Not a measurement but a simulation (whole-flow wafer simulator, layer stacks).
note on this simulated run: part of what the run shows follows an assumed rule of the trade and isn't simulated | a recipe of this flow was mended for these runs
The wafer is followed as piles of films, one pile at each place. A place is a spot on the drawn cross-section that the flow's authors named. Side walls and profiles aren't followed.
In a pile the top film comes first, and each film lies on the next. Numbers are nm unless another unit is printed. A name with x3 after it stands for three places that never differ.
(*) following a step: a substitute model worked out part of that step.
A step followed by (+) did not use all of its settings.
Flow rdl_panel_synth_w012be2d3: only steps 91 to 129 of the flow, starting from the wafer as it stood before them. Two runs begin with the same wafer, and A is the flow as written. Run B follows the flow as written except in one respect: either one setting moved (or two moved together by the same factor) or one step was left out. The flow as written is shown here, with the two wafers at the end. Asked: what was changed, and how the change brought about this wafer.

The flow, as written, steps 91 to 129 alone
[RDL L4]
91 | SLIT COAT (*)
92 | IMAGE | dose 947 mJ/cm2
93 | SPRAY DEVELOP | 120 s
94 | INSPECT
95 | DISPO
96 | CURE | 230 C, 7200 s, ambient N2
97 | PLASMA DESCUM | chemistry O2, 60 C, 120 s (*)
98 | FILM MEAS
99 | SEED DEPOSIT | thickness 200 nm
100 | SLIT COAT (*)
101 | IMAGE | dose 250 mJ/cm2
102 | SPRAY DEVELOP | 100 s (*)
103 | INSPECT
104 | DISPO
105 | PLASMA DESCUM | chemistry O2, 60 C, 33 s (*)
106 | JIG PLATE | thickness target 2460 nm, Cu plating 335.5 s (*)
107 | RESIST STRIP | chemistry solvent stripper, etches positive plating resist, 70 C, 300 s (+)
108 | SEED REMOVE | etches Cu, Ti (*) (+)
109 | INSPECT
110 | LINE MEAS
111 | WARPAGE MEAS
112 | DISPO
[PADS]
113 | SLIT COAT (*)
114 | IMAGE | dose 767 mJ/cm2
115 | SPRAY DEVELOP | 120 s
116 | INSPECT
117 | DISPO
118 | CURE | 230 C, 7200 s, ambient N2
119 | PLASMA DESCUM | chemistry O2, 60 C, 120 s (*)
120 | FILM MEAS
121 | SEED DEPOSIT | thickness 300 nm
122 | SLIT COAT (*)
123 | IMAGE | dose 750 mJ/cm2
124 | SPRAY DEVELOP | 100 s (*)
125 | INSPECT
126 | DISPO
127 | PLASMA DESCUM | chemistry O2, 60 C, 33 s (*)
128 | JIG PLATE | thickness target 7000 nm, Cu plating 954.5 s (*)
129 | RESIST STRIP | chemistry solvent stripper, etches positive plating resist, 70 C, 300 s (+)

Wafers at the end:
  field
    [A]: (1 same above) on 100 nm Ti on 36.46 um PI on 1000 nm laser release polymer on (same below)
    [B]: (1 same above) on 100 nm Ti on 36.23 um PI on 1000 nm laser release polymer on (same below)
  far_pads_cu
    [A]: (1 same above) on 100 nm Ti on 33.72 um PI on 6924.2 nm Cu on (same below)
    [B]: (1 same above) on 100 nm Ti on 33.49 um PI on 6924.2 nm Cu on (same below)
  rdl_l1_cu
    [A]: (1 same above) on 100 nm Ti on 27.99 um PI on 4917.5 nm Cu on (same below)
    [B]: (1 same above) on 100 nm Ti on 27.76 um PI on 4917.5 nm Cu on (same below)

What caused this: step 106, JIG PLATE: Cu plating 250.3 s was run, whereas the flow has Cu plating 335.5 s.

How this came from the change, step by step:
  106 | JIG PLATE | thickness target 2460 nm, Cu plating 335.5 s (*)
      rdl_l4_cu, rdl_l4_land, rdl_l4_via, pads_land, pads_via: A +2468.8 Cu | B +1841.9 Cu
  113 | SLIT COAT (*)
      field: A +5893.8 PI | B +5661.2 PI
      far_pads_cu: A +5844.2 PI | B +5612.1 PI
      (as well as at 20 more places)
  122 | SLIT COAT (*)
      rdl_l2_land: A +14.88 um ILINE-POS-THICK-GRADE-A (new film) | B +14.87 um ILINE-POS-THICK-GRADE-A (new film)
      rdl_l4_cu: A +15.12 um ILINE-POS-THICK-GRADE-A (new film) | B +14.91 um ILINE-POS-THICK-GRADE-A (new film)
      (as well as at 7 more places)
  124 | SPRAY DEVELOP | 100 s (*)
      pads_cu: A -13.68 um ILINE-POS-THICK-GRADE-A (all of it) | B -13.65 um ILINE-POS-THICK-GRADE-A (all of it)
      pads_land: A -13.11 um ILINE-POS-THICK-GRADE-A (all of it) | B -13.16 um ILINE-POS-THICK-GRADE-A (all of it)
      (as well as at 1 more place)
  129 | RESIST STRIP | chemistry solvent stripper, etches positive plating resist, 70 C, 300 s (+)
      rdl_l2_cu, rdl_l2_space: A -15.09 um ILINE-POS-THICK-GRADE-A (all of it) | B -15.1 um ILINE-POS-THICK-GRADE-A (all of it)
      rdl_l2_land: A -14.85 um ILINE-POS-THICK-GRADE-A (all of it) | B -14.84 um ILINE-POS-THICK-GRADE-A (all of it)
      (as well as at 5 more places)
